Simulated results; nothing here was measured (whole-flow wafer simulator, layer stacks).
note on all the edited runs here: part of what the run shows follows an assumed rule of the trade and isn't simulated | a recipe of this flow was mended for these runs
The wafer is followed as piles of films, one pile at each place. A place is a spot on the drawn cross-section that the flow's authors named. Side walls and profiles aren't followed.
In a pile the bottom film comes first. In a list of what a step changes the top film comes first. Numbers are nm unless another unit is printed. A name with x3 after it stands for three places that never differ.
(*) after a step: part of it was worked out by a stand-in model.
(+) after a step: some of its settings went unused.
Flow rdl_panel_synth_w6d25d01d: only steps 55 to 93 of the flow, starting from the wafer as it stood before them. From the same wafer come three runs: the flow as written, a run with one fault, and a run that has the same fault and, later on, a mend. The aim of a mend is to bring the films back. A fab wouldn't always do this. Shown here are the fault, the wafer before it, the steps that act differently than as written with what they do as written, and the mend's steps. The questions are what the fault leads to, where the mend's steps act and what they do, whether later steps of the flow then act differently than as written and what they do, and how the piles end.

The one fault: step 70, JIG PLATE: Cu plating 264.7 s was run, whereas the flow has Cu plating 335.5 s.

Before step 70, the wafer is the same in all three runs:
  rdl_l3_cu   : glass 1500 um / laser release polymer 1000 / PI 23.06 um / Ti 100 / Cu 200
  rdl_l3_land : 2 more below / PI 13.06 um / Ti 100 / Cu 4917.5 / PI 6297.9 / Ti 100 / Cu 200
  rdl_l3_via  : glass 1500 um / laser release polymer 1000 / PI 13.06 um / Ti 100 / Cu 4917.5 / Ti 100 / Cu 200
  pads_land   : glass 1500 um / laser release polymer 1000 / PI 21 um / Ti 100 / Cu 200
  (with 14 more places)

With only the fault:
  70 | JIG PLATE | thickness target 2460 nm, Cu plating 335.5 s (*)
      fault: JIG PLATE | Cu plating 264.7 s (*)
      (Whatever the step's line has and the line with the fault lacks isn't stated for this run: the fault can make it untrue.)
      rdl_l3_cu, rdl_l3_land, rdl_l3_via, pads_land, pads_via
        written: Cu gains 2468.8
        fault: Cu gains 1947.8
  Steps further on in the flow that do not act as written:
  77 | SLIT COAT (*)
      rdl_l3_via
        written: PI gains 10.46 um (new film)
        fault: PI gains 9971 (new film)
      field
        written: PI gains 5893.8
        fault: PI gains 5700.1
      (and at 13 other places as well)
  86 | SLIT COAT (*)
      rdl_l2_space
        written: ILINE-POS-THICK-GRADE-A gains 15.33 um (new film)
        fault: ILINE-POS-THICK-GRADE-A gains 15.34 um (new film)
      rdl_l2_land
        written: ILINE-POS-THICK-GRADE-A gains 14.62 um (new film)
        fault: ILINE-POS-THICK-GRADE-A gains 14.61 um (new film)
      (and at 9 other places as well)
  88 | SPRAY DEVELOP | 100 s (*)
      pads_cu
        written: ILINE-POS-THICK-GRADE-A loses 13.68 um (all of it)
        fault: ILINE-POS-THICK-GRADE-A loses 13.66 um (all of it)
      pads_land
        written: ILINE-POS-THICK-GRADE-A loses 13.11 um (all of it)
        fault: ILINE-POS-THICK-GRADE-A loses 13.16 um (all of it)
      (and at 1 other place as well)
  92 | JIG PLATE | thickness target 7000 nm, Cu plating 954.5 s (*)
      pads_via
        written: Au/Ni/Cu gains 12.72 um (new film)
        fault: Au/Ni/Cu gains 12.79 um (new film)
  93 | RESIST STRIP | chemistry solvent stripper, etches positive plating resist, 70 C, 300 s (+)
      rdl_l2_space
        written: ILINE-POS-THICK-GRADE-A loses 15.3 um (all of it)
        fault: ILINE-POS-THICK-GRADE-A loses 15.31 um (all of it)
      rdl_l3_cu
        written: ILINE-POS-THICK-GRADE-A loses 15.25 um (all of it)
        fault: ILINE-POS-THICK-GRADE-A loses 15.1 um (all of it)
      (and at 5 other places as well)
  At rdl_l3_cu, rdl_l2_rim, rdl_l3_land, rdl_l3_via, pads_land, pads_via, the piles at the end differ from the flow's by more than 2% or 0.5 nm, whichever is larger.
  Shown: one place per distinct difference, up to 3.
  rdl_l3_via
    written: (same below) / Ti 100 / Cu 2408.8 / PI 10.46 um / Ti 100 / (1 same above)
    fault: (same below) / Ti 100 / Cu 1887.8 / PI 9971 / Ti 100 / (1 same above)
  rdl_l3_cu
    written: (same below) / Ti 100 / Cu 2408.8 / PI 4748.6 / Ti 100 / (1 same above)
    fault: (same below) / Ti 100 / Cu 1887.8 / PI 4725 / Ti 100 / (1 same above)
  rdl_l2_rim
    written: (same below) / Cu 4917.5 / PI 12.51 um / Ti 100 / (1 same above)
    fault: (same below) / Cu 4917.5 / PI 11.88 um / Ti 100 / (1 same above)

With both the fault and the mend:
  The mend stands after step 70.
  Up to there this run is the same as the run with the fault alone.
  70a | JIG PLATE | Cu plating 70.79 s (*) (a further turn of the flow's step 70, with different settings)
      rdl_l3_cu, rdl_l3_land, rdl_l3_via, pads_land, pads_via
        Cu gains 520.9
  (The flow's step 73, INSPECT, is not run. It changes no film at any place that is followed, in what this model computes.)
  None of the later steps of the flow differs from how it acts as written, at any place that is followed, by more than 2% or 0.5 nm, whichever is larger.
  The piles end only slightly different from the flow's at the places that both follow, by no more than 2% or 0.5 nm, whichever is larger.
